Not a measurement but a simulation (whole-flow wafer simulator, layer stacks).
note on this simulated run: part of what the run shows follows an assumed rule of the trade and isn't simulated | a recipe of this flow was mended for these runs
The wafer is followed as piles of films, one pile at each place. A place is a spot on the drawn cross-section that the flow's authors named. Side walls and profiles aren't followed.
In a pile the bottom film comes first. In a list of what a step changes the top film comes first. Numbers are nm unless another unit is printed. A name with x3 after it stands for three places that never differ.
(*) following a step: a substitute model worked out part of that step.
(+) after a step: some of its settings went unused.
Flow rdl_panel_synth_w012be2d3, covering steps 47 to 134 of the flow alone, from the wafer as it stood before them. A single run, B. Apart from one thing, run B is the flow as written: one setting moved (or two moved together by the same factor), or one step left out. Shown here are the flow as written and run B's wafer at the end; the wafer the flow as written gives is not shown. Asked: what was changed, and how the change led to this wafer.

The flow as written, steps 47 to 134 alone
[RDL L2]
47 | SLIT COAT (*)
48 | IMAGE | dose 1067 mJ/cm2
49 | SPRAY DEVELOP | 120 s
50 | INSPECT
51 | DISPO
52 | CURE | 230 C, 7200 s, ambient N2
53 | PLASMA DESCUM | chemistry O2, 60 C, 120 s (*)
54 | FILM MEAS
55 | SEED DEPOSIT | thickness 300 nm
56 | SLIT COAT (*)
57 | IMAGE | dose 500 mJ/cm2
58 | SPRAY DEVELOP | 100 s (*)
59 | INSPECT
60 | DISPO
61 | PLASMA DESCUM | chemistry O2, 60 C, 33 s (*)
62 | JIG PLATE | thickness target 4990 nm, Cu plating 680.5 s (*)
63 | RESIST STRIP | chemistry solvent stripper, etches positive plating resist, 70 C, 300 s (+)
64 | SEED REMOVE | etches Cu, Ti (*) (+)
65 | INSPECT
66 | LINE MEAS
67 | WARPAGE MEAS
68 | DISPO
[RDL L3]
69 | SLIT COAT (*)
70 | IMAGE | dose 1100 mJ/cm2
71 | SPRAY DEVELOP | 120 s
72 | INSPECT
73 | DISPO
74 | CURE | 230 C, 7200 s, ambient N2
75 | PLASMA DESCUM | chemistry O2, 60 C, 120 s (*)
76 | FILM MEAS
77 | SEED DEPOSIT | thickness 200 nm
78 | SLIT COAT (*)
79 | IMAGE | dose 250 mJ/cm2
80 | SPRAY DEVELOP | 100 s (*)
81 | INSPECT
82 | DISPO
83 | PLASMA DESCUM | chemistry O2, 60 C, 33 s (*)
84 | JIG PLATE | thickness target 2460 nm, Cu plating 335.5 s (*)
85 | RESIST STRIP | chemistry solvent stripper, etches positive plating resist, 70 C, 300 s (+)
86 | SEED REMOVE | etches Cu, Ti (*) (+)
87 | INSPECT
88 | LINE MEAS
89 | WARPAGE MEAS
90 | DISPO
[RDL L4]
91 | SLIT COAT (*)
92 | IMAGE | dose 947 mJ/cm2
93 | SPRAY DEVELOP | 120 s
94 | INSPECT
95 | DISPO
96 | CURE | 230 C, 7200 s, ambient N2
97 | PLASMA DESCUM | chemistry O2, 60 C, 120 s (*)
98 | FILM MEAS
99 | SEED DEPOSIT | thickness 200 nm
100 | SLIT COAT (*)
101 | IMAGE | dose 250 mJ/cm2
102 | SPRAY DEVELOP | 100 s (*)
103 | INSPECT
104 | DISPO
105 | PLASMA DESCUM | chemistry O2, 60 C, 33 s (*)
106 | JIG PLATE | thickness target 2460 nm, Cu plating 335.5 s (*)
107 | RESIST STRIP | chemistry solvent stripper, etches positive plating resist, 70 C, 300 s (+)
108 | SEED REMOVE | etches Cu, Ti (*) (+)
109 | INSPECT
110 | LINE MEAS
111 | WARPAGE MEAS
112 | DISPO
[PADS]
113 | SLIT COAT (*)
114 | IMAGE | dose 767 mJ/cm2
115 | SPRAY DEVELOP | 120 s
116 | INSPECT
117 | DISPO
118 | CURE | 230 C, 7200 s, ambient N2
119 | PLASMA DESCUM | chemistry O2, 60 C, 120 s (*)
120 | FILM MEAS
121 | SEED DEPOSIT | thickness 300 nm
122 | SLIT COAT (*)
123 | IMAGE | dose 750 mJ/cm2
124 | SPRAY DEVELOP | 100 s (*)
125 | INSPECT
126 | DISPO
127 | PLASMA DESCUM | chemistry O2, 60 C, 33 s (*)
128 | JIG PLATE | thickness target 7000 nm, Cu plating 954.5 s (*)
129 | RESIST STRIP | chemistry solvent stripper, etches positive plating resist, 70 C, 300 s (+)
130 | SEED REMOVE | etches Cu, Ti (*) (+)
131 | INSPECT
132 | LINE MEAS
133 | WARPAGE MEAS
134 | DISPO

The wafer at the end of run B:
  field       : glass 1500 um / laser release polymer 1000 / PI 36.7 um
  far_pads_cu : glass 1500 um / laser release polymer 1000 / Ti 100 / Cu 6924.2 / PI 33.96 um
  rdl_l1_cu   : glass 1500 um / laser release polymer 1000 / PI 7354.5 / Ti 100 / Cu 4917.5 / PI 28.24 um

What caused this: step 62, JIG PLATE: Cu plating 782.6 s was run, while the flow as written has Cu plating 680.5 s.

Step by step, how the change led to this:
  62 | JIG PLATE | thickness target 4990 nm, Cu plating 680.5 s (*)
      rdl_l2_cu, rdl_l2_land, rdl_l2_via, rdl_l2_rim, rdl_l3_land, rdl_l3_via: Cu gains 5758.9 (in the flow as written it would be: Cu gains 5007.5)
  69 | SLIT COAT (*)
      rdl_l3_cu, rdl_l3_space: PI gains 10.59 um (in the flow as written it would be: PI gains 9998.1)
      rdl_l1_rim: PI gains 10.01 um (in the flow as written it would be: PI gains 9339.9)
      (also at 17 further places)
  78 | SLIT COAT (*)
      rdl_l2_space: ILINE-POS-THICK-GRADE-A gains 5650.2 (new film) (in the flow as written it would be: ILINE-POS-THICK-GRADE-A gains 5535.4 (new film))
      rdl_l1_rim: ILINE-POS-THICK-GRADE-A gains 5217.6 (new film) (in the flow as written it would be: ILINE-POS-THICK-GRADE-A gains 5099.6 (new film))
      (also at 1 further place)
  85 | RESIST STRIP | chemistry solvent stripper, etches positive plating resist, 70 C, 300 s (+)
      rdl_l2_space: ILINE-POS-THICK-GRADE-A loses 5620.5 (all of it) (in the flow as written it would be: ILINE-POS-THICK-GRADE-A loses 5505.7 (all of it))
      rdl_l1_rim: ILINE-POS-THICK-GRADE-A loses 5187.9 (all of it) (in the flow as written it would be: ILINE-POS-THICK-GRADE-A loses 5069.9 (all of it))
      (also at 1 further place)
  91 | SLIT COAT (*)
      rdl_l2_via: PI gains 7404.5 (in the flow as written it would be: PI gains 7647.3)
      rdl_l3_via: PI gains 11.79 um (new film) (in the flow as written it would be: PI gains 11.89 um (new film))
  100 | SLIT COAT (*)
      rdl_l2_via: ILINE-POS-THICK-GRADE-A gains 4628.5 (new film) (in the flow as written it would be: ILINE-POS-THICK-GRADE-A gains 4724.8 (new film))
  107 | RESIST STRIP | chemistry solvent stripper, etches positive plating resist, 70 C, 300 s (+)
      rdl_l2_via: ILINE-POS-THICK-GRADE-A loses 4598.8 (all of it) (in the flow as written it would be: ILINE-POS-THICK-GRADE-A loses 4695.1 (all of it))
  122 | SLIT COAT (*)
      rdl_l2_cu, rdl_l2_space: ILINE-POS-THICK-GRADE-A gains 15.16 um (new film) (in the flow as written it would be: ILINE-POS-THICK-GRADE-A gains 15.12 um (new film))
      rdl_l2_land: ILINE-POS-THICK-GRADE-A gains 14.85 um (new film) (in the flow as written it would be: ILINE-POS-THICK-GRADE-A gains 14.88 um (new film))
      (also at 5 further places)
  129 | RESIST STRIP | chemistry solvent stripper, etches positive plating resist, 70 C, 300 s (+)
      rdl_l2_cu, rdl_l2_space: ILINE-POS-THICK-GRADE-A loses 15.13 um (all of it) (in the flow as written it would be: ILINE-POS-THICK-GRADE-A loses 15.09 um (all of it))
      rdl_l2_land: ILINE-POS-THICK-GRADE-A loses 14.82 um (all of it) (in the flow as written it would be: ILINE-POS-THICK-GRADE-A loses 14.85 um (all of it))
      (also at 5 further places)
